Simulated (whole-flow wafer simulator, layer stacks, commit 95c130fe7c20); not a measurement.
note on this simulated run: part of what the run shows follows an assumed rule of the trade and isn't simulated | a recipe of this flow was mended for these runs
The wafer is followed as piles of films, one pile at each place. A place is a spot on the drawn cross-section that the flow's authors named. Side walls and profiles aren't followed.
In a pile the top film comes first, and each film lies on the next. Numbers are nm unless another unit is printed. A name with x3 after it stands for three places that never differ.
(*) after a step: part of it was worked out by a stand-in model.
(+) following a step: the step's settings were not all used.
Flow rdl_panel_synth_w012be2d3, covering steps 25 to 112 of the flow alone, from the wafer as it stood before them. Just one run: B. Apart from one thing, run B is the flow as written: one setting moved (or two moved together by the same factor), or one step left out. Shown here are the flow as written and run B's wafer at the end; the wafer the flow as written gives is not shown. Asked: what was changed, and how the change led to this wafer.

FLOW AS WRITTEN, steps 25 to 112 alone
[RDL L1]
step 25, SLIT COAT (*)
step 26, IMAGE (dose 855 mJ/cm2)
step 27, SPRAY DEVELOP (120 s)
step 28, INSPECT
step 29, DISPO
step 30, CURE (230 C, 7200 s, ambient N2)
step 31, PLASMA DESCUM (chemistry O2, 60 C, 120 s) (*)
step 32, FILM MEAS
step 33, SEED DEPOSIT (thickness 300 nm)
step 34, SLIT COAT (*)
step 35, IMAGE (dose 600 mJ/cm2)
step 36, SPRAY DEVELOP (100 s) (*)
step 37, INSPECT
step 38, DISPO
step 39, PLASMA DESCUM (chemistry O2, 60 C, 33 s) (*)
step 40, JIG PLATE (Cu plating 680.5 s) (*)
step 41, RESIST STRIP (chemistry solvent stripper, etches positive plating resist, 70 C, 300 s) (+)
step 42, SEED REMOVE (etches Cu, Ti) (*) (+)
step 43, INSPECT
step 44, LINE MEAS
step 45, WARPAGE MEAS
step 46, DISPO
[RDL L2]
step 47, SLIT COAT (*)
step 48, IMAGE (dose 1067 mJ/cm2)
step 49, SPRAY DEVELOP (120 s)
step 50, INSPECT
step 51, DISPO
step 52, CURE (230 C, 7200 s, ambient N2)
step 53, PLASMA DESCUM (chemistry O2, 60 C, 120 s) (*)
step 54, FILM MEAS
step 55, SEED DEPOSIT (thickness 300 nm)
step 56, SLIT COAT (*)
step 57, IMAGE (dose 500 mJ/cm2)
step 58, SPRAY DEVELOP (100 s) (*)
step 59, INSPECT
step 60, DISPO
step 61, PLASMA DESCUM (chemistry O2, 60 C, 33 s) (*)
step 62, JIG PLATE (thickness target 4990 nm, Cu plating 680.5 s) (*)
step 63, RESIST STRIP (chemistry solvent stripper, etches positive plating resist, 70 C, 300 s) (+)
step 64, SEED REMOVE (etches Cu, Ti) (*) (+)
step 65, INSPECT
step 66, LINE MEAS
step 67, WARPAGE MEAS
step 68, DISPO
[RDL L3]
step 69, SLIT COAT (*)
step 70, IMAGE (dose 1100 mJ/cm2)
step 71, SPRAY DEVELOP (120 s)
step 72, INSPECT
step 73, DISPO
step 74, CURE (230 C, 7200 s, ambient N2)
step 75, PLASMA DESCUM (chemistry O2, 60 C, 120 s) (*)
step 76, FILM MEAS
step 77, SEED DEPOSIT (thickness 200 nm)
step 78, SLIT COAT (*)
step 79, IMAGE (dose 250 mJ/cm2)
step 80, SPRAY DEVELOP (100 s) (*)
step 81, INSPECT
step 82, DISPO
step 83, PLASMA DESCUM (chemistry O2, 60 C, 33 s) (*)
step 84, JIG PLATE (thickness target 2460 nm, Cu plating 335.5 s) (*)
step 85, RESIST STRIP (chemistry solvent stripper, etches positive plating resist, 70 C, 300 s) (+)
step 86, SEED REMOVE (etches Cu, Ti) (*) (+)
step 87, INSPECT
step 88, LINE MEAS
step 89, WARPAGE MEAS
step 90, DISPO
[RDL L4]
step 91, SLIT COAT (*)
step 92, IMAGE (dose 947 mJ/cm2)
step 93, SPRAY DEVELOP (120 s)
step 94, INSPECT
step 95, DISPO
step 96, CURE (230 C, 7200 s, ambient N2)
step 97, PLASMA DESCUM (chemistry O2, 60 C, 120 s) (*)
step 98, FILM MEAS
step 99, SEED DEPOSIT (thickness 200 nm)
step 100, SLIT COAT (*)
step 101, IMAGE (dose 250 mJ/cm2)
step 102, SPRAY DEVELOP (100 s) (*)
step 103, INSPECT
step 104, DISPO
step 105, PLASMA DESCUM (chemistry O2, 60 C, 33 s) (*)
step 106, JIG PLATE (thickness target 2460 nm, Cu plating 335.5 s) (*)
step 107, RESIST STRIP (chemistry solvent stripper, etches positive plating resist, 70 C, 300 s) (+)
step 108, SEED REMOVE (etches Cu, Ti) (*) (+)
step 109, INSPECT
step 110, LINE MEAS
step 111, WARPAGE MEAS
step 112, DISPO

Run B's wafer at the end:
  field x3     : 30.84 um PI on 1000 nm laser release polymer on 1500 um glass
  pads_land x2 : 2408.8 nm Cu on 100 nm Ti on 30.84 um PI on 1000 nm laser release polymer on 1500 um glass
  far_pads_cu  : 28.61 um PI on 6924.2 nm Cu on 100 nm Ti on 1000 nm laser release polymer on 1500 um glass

What caused this: step 40, JIG PLATE: Cu plating 843.8 s was run, while the flow as written has Cu plating 680.5 s.

How this came from the change, step by step:
  step 40, JIG PLATE (Cu plating 680.5 s) (*)
      rdl_l1_cu, rdl_l1_land, rdl_l1_via, rdl_l1_rim, rdl_l2_land, rdl_l2_via: +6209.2 Cu (it would be, as written: +5007.5 Cu)
  step 47, SLIT COAT (*)
      rdl_l1_space: +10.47 um PI (it would be, as written: +9924.5 PI)
      field x3, rdl_l3_cu, rdl_l3_space and 9 more: +7875.8 PI (it would be, as written: +7600.9 PI)
      (also at 6 further places)
  step 56, SLIT COAT (*)
      rdl_l2_cu, rdl_l2_space: +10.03 um ILINE-POS-THICK-GRADE-A (new film) (it would be, as written: +9884.2 ILINE-POS-THICK-GRADE-A (new film))
      far_pads_cu: +10.07 um ILINE-POS-THICK-GRADE-A (new film) (it would be, as written: +9933.1 ILINE-POS-THICK-GRADE-A (new film))
      (also at 6 further places)
  step 58, SPRAY DEVELOP (100 s) (*)
      rdl_l2_cu: -10.03 um ILINE-POS-THICK-GRADE-A (all of it) (it would be, as written: -9884.2 ILINE-POS-THICK-GRADE-A (all of it))
      rdl_l2_land: -7248.1 ILINE-POS-THICK-GRADE-A (all of it) (it would be, as written: -7416.3 ILINE-POS-THICK-GRADE-A (all of it))
      (also at 1 further place)
  step 63, RESIST STRIP (chemistry solvent stripper, etches positive plating resist, 70 C, 300 s) (+)
      far_pads_cu: -10.04 um ILINE-POS-THICK-GRADE-A (all of it) (it would be, as written: -9903.4 ILINE-POS-THICK-GRADE-A (all of it))
      rdl_l1_cu: -9884.7 ILINE-POS-THICK-GRADE-A (all of it) (it would be, as written: -10.01 um ILINE-POS-THICK-GRADE-A (all of it))
      (also at 4 further places)
  step 69, SLIT COAT (*)
      rdl_l1_land: +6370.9 PI (it would be, as written: +6541.5 PI)
      rdl_l1_via: +7421.4 PI (it would be, as written: +7624.2 PI)
      (also at 4 further places)
  step 78, SLIT COAT (*)
      rdl_l1_via: +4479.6 ILINE-POS-THICK-GRADE-A (new film) (it would be, as written: +4607.1 ILINE-POS-THICK-GRADE-A (new film))
  step 85, RESIST STRIP (chemistry solvent stripper, etches positive plating resist, 70 C, 300 s) (+)
      rdl_l1_via: -4449.9 ILINE-POS-THICK-GRADE-A (all of it) (it would be, as written: -4577.4 ILINE-POS-THICK-GRADE-A (all of it))
